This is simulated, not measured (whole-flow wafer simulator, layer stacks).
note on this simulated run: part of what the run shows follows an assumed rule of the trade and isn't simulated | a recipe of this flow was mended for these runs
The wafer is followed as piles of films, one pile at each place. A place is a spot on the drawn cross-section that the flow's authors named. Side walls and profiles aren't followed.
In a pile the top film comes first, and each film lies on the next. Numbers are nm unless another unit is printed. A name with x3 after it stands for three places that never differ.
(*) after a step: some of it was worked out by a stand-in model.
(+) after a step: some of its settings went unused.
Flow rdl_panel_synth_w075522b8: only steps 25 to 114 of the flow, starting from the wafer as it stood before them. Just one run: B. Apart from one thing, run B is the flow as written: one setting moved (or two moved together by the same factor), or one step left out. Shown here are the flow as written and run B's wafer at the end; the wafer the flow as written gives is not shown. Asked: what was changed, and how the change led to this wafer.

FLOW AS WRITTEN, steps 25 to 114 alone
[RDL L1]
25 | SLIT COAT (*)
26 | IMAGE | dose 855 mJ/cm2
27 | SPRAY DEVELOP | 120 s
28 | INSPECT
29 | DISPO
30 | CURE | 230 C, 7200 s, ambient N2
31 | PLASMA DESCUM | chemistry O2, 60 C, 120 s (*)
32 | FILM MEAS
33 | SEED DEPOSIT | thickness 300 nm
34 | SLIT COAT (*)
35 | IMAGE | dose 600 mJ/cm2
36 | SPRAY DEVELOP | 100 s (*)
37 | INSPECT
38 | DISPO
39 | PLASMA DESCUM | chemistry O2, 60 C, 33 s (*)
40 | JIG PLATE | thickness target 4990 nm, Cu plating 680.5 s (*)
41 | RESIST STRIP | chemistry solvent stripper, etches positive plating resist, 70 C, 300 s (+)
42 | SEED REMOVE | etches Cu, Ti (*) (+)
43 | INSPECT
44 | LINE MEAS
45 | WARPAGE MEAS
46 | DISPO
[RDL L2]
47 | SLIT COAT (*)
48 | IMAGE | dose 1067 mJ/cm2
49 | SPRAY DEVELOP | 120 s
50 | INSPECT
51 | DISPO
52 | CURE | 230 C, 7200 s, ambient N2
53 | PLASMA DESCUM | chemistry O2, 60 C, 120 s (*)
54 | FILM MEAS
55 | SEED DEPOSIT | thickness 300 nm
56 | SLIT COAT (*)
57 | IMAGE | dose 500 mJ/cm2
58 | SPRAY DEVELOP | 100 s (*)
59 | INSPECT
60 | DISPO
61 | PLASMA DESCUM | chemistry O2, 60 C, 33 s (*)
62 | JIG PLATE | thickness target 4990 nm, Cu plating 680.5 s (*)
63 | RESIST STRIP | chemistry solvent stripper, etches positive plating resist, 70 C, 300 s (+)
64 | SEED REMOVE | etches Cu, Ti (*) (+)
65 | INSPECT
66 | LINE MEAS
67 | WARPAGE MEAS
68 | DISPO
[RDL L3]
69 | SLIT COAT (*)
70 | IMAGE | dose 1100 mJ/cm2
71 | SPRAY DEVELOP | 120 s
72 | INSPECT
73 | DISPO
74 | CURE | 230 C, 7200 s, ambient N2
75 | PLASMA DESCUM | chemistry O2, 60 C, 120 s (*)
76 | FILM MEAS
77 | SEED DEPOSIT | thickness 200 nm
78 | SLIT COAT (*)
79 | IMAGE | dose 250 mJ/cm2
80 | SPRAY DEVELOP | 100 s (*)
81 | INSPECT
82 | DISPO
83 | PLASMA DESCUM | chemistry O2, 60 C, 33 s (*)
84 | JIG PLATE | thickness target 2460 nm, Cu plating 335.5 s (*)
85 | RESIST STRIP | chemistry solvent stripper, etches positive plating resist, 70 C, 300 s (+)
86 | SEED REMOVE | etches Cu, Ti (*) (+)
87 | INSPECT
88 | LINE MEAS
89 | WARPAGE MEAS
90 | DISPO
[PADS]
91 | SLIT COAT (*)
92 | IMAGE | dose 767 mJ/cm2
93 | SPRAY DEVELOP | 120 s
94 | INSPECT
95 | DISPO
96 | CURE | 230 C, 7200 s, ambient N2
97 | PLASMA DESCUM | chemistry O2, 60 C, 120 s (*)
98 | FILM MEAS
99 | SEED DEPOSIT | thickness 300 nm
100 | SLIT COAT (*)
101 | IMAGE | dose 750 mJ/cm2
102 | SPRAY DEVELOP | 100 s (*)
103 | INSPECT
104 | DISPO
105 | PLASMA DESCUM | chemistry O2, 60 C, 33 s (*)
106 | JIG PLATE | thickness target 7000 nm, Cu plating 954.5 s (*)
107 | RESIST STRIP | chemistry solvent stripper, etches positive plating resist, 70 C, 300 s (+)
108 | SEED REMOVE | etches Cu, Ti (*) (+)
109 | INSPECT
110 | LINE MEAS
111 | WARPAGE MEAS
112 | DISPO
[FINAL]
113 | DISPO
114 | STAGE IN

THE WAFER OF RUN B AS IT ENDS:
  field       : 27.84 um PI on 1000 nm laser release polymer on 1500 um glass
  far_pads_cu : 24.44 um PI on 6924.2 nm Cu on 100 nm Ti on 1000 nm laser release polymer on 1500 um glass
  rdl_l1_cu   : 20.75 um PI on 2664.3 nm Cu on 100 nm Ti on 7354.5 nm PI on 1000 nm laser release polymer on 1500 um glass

The reason: step 40, JIG PLATE: Cu plating 374.3 s was run, though the flow has Cu plating 680.5 s.

The path from the change to this, step by step:
  40 | JIG PLATE | thickness target 4990 nm, Cu plating 680.5 s (*)
      rdl_l1_cu, rdl_l1_land, rdl_l1_via, rdl_l1_rim, rdl_l2_land, rdl_l2_via: +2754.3 Cu (in the flow as written it would be: +5007.5 Cu)
  47 | SLIT COAT (*)
      field, rdl_l3_cu, rdl_l3_space and 7 more: +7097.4 PI (in the flow as written it would be: +7600.9 PI)
      rdl_l2_cu, rdl_l2_space: +7801.6 PI (in the flow as written it would be: +8899.9 PI)
      (as well as at 5 more places)
  56 | SLIT COAT (*)
      rdl_l1_via: +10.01 um ILINE-POS-THICK-GRADE-A (new film) (in the flow as written it would be: +9582.7 ILINE-POS-THICK-GRADE-A (new film))
      rdl_l2_cu, rdl_l2_space: +9589.2 ILINE-POS-THICK-GRADE-A (new film) (in the flow as written it would be: +9884.2 ILINE-POS-THICK-GRADE-A (new film))
      (as well as at 7 more places)
  58 | SPRAY DEVELOP | 100 s (*)
      rdl_l2_cu: -9589.2 ILINE-POS-THICK-GRADE-A (all of it) (in the flow as written it would be: -9884.2 ILINE-POS-THICK-GRADE-A (all of it))
      rdl_l2_land: -7752 ILINE-POS-THICK-GRADE-A (all of it) (in the flow as written it would be: -7416.3 ILINE-POS-THICK-GRADE-A (all of it))
      (as well as at 1 more place)
  63 | RESIST STRIP | chemistry solvent stripper, etches positive plating resist, 70 C, 300 s (+)
      far_pads_cu: -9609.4 ILINE-POS-THICK-GRADE-A (all of it) (in the flow as written it would be: -9903.4 ILINE-POS-THICK-GRADE-A (all of it))
      rdl_l1_cu: -10.2 um ILINE-POS-THICK-GRADE-A (all of it) (in the flow as written it would be: -10.01 um ILINE-POS-THICK-GRADE-A (all of it))
      (as well as at 5 more places)
  69 | SLIT COAT (*)
      rdl_l2_space: +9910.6 PI (in the flow as written it would be: +10.31 um PI)
      far_pads_cu: +7619.9 PI (in the flow as written it would be: +7887 PI)
      (as well as at 8 more places)
  78 | SLIT COAT (*)
      far_pads_cu: +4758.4 ILINE-POS-THICK-GRADE-A (new film) (in the flow as written it would be: +4858.1 ILINE-POS-THICK-GRADE-A (new film))
      rdl_l1_land: +4540.5 ILINE-POS-THICK-GRADE-A (new film) (in the flow as written it would be: +4415.5 ILINE-POS-THICK-GRADE-A (new film))
      (as well as at 4 more places)
  85 | RESIST STRIP | chemistry solvent stripper, etches positive plating resist, 70 C, 300 s (+)
      far_pads_cu: -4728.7 ILINE-POS-THICK-GRADE-A (all of it) (in the flow as written it would be: -4828.4 ILINE-POS-THICK-GRADE-A (all of it))
      rdl_l1_land: -4510.8 ILINE-POS-THICK-GRADE-A (all of it) (in the flow as written it would be: -4385.8 ILINE-POS-THICK-GRADE-A (all of it))
      (as well as at 4 more places)
  91 | SLIT COAT (*)
      rdl_l1_via: +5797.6 PI (in the flow as written it would be: +5608.1 PI)
      rdl_l2_cu: +5837.4 PI (in the flow as written it would be: +6011.4 PI)
      (as well as at 2 more places)
  100 | SLIT COAT (*)
      far_pads_cu: +14.8 um ILINE-POS-THICK-GRADE-A (new film) (in the flow as written it would be: +14.95 um ILINE-POS-THICK-GRADE-A (new film))
      rdl_l1_cu: +15.09 um ILINE-POS-THICK-GRADE-A (new film) (in the flow as written it would be: +15.24 um ILINE-POS-THICK-GRADE-A (new film))
      (as well as at 8 more places)
  107 | RESIST STRIP | chemistry solvent stripper, etches positive plating resist, 70 C, 300 s (+)
      far_pads_cu: -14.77 um ILINE-POS-THICK-GRADE-A (all of it) (in the flow as written it would be: -14.92 um ILINE-POS-THICK-GRADE-A (all of it))
      rdl_l1_cu: -15.06 um ILINE-POS-THICK-GRADE-A (all of it) (in the flow as written it would be: -15.21 um ILINE-POS-THICK-GRADE-A (all of it))
      (as well as at 8 more places)
